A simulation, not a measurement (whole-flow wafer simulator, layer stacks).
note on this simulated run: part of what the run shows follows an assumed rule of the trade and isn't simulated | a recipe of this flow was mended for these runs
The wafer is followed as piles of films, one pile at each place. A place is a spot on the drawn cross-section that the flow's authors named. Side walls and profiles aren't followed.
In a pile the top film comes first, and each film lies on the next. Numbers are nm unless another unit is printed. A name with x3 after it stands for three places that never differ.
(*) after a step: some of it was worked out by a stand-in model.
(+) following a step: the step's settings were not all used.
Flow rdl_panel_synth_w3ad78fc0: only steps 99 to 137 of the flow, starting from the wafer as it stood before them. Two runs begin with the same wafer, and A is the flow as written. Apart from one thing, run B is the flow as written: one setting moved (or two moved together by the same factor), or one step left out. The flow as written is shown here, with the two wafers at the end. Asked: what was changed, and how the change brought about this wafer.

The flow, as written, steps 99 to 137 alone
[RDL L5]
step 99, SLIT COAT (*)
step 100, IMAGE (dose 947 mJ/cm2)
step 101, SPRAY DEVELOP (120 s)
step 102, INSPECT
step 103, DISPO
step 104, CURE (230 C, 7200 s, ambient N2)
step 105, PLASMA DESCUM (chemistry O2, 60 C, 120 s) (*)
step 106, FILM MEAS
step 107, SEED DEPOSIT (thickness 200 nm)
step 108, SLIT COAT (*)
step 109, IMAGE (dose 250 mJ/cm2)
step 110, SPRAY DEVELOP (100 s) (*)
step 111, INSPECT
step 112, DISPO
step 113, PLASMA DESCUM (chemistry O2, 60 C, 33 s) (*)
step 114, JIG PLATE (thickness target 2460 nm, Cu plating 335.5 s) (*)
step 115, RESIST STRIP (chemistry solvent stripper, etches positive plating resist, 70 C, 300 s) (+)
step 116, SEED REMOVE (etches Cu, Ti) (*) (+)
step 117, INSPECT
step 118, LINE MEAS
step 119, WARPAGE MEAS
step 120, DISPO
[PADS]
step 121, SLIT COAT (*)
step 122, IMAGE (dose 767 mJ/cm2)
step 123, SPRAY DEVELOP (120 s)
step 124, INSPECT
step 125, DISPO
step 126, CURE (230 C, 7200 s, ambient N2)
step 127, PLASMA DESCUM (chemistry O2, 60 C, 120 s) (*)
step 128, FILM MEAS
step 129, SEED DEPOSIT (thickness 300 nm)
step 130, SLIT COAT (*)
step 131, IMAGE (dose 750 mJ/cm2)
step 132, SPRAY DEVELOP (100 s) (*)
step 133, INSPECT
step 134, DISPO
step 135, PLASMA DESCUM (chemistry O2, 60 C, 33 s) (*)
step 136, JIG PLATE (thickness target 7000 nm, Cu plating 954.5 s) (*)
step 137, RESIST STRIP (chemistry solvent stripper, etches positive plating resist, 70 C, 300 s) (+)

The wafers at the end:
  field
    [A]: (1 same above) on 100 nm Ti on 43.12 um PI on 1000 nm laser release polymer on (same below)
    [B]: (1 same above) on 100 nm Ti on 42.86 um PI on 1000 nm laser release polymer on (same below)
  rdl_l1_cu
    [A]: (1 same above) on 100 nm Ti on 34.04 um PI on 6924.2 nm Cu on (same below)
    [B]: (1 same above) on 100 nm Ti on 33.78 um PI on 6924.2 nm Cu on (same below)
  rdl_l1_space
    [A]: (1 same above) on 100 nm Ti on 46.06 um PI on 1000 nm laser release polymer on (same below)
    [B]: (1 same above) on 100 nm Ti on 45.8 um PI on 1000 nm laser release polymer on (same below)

What caused this: step 114, JIG PLATE: Cu plating 241.6 s was run, whereas the flow has Cu plating 335.5 s.

Step by step, how the change led to this:
  step 114, JIG PLATE (thickness target 2460 nm, Cu plating 335.5 s) (*)
      rdl_l5_cu, rdl_l5_land, rdl_l5_via, pads_land, pads_via: A Cu gains 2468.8 | B Cu gains 1777.8
  step 121, SLIT COAT (*)
      rdl_l2_cu, rdl_l2_space: A PI gains 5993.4 | B PI gains 5736.5
      field: A PI gains 5893.8 | B PI gains 5637.8
      (also at 21 further places)
  step 130, SLIT COAT (*)
      rdl_l2_cu, rdl_l2_space: A ILINE-POS-THICK-GRADE-A gains 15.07 um (new film) | B ILINE-POS-THICK-GRADE-A gains 15.08 um (new film)
      rdl_l5_cu: A ILINE-POS-THICK-GRADE-A gains 15.12 um (new film) | B ILINE-POS-THICK-GRADE-A gains 14.89 um (new film)
      (also at 7 further places)
  step 132, SPRAY DEVELOP (100 s) (*)
      pads_cu: A ILINE-POS-THICK-GRADE-A loses 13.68 um (all of it) | B ILINE-POS-THICK-GRADE-A loses 13.65 um (all of it)
      pads_land: A ILINE-POS-THICK-GRADE-A loses 13.11 um (all of it) | B ILINE-POS-THICK-GRADE-A loses 13.17 um (all of it)
      (also at 1 further place)
  step 137, RESIST STRIP (chemistry solvent stripper, etches positive plating resist, 70 C, 300 s) (+)
      rdl_l5_cu: A ILINE-POS-THICK-GRADE-A loses 15.09 um (all of it) | B ILINE-POS-THICK-GRADE-A loses 14.86 um (all of it)
      rdl_l5_space: A ILINE-POS-THICK-GRADE-A loses 15.09 um (all of it) | B ILINE-POS-THICK-GRADE-A loses 14.9 um (all of it)
      (also at 3 further places)
